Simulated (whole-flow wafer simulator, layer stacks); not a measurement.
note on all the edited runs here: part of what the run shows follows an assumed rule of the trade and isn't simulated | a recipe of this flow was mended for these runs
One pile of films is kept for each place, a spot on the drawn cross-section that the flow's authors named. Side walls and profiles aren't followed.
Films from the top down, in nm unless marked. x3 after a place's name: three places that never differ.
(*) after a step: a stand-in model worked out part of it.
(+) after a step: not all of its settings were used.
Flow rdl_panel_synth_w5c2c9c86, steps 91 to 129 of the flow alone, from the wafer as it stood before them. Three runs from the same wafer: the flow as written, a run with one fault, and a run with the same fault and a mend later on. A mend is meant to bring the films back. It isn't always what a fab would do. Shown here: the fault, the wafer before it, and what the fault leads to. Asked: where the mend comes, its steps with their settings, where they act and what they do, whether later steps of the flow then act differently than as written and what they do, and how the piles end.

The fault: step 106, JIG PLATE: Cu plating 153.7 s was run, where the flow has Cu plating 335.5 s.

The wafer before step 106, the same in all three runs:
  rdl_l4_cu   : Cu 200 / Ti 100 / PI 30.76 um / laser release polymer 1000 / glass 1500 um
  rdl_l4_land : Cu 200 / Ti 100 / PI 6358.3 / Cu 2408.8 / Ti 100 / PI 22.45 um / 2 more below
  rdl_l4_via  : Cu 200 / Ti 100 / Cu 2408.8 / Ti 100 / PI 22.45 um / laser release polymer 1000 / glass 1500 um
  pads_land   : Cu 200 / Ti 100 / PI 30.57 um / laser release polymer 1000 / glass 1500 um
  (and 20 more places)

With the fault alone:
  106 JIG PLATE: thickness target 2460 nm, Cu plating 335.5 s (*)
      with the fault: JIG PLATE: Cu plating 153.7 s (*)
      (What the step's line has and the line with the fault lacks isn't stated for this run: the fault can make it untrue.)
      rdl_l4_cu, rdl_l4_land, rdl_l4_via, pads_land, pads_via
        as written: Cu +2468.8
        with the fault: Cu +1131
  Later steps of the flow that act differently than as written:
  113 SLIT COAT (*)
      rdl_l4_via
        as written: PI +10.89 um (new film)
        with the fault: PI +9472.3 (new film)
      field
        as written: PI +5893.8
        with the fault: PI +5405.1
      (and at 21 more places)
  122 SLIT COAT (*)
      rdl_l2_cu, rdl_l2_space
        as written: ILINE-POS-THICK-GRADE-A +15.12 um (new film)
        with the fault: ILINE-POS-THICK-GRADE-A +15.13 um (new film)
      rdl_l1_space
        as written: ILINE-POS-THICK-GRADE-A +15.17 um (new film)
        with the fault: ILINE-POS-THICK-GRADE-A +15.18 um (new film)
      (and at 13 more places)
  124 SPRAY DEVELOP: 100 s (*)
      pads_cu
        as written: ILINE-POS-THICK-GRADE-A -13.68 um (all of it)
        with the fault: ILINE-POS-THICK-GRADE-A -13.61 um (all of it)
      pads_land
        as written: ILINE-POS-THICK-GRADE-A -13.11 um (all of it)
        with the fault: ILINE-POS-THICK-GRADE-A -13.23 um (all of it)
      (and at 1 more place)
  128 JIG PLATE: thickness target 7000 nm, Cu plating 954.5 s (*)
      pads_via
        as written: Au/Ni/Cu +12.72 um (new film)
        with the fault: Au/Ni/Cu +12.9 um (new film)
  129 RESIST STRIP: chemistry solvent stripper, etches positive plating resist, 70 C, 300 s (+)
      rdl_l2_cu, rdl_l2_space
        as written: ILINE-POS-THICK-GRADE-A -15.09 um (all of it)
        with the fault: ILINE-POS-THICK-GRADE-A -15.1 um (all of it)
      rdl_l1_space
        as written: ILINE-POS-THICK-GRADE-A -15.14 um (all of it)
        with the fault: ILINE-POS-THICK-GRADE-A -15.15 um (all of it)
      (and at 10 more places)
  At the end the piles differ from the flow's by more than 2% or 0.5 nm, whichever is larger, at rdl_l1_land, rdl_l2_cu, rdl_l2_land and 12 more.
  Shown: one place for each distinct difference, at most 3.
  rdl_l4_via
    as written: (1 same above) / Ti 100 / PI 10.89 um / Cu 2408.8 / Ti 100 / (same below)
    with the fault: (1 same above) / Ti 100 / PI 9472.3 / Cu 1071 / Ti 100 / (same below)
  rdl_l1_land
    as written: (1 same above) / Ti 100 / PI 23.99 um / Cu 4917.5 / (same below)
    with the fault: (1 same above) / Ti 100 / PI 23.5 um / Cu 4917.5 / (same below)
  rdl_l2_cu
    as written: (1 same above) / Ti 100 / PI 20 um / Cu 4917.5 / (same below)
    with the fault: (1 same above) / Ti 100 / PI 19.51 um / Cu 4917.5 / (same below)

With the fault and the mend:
  The mend comes after step 106.
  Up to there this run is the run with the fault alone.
  106a JIG PLATE: Cu plating 181.8 s (*) (the flow's step 106 once more, with other settings)
      rdl_l4_cu, rdl_l4_land, rdl_l4_via, pads_land, pads_via
        Cu +1337.8
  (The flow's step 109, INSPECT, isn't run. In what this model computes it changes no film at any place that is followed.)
  No later step of the flow acts differently than as written at any place that is followed.
  At the end the piles are the same as the flow's at every place that both follow.
